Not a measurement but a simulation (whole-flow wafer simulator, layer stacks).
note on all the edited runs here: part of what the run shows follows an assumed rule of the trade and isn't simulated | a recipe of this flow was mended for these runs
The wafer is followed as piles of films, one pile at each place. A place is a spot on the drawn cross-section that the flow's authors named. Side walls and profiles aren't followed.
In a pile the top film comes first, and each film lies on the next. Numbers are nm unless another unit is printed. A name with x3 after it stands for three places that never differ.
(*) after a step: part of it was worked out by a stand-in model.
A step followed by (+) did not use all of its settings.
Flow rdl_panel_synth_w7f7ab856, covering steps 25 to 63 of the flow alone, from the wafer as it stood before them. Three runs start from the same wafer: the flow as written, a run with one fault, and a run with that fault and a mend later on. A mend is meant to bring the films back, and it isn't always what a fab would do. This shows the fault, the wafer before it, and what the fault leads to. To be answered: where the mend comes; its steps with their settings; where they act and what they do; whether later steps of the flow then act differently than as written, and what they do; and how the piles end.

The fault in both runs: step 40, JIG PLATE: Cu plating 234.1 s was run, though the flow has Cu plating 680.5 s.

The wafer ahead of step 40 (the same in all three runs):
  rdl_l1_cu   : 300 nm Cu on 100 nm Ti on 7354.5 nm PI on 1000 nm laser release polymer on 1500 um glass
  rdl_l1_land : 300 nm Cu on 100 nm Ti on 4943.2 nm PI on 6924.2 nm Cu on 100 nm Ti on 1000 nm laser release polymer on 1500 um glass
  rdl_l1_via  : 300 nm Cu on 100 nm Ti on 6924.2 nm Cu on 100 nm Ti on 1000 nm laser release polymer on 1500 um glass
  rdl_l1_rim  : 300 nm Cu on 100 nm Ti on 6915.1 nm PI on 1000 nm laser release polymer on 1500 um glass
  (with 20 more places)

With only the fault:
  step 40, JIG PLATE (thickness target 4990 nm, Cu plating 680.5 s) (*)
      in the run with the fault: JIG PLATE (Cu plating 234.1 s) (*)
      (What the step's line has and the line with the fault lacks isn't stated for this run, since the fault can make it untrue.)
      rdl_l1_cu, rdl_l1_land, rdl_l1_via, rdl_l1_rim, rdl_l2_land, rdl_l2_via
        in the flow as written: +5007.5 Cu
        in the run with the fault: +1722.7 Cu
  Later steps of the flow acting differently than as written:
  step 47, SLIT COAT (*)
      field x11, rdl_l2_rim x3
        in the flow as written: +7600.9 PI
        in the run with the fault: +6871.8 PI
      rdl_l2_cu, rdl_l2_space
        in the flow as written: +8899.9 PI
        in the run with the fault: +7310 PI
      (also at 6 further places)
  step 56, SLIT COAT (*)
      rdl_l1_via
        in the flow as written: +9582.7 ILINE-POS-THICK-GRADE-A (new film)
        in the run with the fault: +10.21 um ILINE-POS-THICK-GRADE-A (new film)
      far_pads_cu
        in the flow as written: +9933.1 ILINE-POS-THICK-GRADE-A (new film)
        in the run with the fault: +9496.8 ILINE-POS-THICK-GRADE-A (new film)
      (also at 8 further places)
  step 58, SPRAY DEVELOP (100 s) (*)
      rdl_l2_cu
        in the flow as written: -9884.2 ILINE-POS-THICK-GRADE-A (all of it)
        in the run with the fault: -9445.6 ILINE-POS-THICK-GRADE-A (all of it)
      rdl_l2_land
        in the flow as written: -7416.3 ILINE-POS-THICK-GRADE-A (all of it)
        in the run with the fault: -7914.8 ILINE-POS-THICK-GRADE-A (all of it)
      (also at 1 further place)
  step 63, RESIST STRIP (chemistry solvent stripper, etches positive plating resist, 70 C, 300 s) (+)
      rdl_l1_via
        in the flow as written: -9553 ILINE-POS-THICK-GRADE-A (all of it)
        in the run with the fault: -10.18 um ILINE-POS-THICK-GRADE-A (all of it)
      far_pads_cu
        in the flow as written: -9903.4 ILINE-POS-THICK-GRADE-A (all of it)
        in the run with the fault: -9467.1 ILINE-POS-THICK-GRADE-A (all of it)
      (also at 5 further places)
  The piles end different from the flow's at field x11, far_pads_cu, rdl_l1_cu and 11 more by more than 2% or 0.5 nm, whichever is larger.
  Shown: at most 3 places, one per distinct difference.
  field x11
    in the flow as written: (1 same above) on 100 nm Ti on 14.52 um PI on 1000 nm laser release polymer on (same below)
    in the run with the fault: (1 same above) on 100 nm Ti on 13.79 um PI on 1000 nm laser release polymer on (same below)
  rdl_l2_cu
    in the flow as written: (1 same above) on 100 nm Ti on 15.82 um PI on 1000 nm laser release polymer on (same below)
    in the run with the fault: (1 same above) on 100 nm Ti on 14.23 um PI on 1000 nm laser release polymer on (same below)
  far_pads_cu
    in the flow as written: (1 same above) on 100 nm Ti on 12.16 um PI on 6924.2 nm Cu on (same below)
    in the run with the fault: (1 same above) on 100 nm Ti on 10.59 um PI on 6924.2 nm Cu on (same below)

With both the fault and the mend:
  The mend follows step 40.
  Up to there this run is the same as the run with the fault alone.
  step 40a, JIG PLATE (Cu plating 446.4 s) (*) (the flow's step 40, run once more with other settings)
      rdl_l1_cu, rdl_l1_land, rdl_l1_via, rdl_l1_rim, rdl_l2_land, rdl_l2_via
        +3284.9 Cu
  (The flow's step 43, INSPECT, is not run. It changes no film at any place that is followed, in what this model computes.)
  None of the later steps of the flow acts differently than as written at any place that is followed.
  The piles end the same as the flow's at every place that both follow.
